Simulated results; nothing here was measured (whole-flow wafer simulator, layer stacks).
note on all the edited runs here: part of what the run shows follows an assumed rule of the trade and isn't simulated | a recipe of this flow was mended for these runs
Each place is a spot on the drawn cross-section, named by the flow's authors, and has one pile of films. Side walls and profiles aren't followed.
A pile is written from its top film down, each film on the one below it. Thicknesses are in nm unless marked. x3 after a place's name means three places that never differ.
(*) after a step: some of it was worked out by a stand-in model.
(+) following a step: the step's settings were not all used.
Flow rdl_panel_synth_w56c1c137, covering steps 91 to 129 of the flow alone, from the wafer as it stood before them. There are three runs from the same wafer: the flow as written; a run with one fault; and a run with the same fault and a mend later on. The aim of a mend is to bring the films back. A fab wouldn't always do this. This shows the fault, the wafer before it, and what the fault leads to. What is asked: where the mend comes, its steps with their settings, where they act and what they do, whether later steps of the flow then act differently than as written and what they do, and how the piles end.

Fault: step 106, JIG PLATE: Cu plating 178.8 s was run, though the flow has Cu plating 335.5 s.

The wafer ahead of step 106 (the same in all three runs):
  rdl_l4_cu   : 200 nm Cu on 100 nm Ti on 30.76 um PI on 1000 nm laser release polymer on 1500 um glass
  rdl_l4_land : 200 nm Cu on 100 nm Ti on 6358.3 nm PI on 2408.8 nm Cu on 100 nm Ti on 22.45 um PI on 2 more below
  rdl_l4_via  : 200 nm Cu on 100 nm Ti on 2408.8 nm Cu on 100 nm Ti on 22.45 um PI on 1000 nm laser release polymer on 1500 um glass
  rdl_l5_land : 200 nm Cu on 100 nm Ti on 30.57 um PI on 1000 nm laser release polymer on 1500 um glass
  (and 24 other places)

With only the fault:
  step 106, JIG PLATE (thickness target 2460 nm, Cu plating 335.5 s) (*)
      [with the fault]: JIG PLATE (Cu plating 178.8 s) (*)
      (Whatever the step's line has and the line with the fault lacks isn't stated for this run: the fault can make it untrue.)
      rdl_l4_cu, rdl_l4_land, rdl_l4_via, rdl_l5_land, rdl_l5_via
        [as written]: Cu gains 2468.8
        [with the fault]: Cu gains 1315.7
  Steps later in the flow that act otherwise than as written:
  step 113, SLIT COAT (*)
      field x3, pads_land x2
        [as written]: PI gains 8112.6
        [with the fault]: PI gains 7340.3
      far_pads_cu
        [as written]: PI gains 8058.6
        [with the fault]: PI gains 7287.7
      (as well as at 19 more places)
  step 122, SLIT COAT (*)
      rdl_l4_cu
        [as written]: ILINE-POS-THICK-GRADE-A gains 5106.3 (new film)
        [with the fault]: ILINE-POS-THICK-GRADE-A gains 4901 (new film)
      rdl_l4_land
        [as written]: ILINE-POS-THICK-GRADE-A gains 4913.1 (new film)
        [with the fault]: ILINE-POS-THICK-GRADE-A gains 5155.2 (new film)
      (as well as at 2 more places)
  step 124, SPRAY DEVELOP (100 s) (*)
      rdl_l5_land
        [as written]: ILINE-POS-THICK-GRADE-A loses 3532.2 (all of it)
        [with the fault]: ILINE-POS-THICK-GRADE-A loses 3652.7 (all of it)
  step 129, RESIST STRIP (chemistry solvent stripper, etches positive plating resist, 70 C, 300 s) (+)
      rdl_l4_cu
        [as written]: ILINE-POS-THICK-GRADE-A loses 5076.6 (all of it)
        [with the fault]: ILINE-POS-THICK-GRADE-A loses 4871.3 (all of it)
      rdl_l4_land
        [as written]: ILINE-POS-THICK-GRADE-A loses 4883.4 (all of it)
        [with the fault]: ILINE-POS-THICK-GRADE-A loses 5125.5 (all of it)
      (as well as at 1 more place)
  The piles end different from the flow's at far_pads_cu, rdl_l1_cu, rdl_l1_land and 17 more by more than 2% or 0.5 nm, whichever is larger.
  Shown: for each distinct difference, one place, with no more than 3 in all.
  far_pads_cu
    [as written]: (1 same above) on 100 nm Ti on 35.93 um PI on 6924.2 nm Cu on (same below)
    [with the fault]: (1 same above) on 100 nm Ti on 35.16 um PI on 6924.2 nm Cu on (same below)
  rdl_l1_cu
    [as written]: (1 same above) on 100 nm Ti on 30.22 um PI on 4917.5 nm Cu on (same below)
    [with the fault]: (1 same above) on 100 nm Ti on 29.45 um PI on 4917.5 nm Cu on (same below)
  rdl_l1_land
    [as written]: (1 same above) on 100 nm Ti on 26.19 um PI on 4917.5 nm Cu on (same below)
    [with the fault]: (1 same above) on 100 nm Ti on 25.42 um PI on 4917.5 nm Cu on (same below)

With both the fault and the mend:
  The mend follows step 106.
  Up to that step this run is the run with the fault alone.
  step 106a, JIG PLATE (Cu plating 156.7 s) (*) (a further turn of the flow's step 106, with different settings)
      rdl_l4_cu, rdl_l4_land, rdl_l4_via, rdl_l5_land, rdl_l5_via
        Cu gains 1153.1
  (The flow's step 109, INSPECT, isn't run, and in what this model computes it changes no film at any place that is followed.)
  Later steps of the flow that are run all act as written at every place that is followed.
  At every place that both follow, the piles at the end match the flow's.
